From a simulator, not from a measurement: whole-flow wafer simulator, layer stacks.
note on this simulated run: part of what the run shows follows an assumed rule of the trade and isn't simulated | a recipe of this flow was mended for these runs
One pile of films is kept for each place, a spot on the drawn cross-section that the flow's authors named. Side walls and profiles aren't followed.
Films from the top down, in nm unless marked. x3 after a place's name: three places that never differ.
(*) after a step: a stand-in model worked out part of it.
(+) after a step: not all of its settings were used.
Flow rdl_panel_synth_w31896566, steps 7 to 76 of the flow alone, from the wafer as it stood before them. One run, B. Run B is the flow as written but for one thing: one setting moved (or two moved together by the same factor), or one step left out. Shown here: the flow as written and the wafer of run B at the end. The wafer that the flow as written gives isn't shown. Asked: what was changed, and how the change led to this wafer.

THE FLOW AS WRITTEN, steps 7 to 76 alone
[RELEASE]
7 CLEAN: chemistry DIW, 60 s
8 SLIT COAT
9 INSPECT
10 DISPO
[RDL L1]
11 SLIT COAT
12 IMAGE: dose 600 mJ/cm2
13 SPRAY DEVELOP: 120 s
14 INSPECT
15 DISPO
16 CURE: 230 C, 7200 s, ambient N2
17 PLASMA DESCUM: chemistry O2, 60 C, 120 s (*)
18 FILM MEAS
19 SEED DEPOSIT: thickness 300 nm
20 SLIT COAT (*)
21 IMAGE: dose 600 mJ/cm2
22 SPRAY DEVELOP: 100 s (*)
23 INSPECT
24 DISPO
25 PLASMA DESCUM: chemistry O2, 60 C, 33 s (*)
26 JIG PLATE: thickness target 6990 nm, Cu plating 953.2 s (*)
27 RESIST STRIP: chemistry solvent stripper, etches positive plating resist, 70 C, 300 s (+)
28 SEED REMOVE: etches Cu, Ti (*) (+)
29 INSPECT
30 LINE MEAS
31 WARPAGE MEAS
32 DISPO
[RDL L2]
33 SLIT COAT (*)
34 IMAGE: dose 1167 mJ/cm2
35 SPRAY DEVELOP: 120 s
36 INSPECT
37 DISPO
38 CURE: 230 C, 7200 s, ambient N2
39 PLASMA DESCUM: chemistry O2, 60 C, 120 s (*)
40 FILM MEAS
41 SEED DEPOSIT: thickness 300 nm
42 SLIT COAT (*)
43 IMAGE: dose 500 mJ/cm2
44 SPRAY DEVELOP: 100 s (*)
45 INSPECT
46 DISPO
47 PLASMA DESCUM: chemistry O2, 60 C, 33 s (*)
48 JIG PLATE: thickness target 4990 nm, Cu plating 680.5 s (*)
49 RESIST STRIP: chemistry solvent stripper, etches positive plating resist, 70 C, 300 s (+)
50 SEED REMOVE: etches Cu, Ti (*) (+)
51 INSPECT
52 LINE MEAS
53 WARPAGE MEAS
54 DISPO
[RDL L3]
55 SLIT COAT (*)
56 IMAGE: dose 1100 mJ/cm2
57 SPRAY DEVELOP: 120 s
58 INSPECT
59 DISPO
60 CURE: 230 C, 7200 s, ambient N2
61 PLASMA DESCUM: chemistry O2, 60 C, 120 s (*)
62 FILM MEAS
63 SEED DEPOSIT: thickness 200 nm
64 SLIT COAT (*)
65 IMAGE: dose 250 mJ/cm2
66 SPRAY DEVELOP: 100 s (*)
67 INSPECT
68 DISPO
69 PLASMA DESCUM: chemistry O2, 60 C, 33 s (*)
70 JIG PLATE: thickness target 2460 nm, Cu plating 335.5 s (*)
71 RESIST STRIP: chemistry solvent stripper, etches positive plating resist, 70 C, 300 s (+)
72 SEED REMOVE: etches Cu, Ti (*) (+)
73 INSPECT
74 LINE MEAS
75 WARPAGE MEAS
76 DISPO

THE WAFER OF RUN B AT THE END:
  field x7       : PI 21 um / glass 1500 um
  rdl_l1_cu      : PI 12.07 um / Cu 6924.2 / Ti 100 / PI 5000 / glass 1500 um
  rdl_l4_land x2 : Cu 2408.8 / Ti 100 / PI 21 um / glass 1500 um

The cause: step 8, SLIT COAT, was left out.

How the change led to this, step by step:
  (no step that both runs have acts differently)
